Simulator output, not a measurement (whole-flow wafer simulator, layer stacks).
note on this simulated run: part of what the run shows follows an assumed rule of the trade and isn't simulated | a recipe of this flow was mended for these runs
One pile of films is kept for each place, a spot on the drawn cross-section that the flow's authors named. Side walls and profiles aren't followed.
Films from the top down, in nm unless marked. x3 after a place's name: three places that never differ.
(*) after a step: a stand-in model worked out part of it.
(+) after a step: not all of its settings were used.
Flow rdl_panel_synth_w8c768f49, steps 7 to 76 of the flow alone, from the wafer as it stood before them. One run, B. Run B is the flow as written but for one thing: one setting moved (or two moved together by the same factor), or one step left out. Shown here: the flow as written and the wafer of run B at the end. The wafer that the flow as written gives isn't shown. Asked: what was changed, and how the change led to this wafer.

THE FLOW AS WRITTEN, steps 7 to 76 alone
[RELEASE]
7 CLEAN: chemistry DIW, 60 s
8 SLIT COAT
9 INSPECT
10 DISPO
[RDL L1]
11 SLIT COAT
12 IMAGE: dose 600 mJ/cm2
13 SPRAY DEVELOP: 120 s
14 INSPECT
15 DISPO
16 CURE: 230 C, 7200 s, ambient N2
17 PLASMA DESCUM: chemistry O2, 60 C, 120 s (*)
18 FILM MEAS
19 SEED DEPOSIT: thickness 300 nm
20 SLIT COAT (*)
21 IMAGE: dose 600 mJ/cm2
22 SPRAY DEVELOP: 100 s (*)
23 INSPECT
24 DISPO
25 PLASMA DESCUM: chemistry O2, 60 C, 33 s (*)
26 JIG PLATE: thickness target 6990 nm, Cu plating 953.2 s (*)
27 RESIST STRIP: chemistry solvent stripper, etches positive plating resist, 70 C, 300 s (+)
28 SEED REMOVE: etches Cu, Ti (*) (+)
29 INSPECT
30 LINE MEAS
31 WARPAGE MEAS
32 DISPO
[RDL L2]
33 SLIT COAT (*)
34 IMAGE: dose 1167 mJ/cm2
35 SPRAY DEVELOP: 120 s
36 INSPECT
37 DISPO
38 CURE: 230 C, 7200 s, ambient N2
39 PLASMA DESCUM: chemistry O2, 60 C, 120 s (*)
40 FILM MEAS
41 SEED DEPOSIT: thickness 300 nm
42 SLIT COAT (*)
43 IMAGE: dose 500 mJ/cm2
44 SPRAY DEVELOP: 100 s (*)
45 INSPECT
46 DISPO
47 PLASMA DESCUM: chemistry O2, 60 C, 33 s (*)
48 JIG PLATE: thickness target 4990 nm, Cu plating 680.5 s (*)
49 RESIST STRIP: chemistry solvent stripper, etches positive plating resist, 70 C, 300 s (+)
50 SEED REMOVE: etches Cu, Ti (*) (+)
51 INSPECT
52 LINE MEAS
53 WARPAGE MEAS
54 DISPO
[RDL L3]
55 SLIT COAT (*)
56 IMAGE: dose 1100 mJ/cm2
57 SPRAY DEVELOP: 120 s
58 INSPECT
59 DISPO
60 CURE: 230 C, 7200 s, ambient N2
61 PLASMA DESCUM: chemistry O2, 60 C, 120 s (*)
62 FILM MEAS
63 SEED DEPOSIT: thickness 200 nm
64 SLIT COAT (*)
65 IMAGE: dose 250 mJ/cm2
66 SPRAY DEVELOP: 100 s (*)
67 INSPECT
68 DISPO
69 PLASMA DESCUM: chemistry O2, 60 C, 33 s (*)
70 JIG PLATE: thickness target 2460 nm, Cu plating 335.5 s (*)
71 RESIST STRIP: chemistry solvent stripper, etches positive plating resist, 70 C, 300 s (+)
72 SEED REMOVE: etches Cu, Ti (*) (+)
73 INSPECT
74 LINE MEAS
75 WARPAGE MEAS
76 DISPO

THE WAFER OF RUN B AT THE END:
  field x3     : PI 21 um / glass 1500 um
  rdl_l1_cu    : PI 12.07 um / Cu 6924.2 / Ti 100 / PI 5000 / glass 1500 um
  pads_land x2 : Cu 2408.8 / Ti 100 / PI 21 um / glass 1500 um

The cause: step 8, SLIT COAT, was left out.

How the change led to this, step by step:
  (no step that both runs have acts differently)
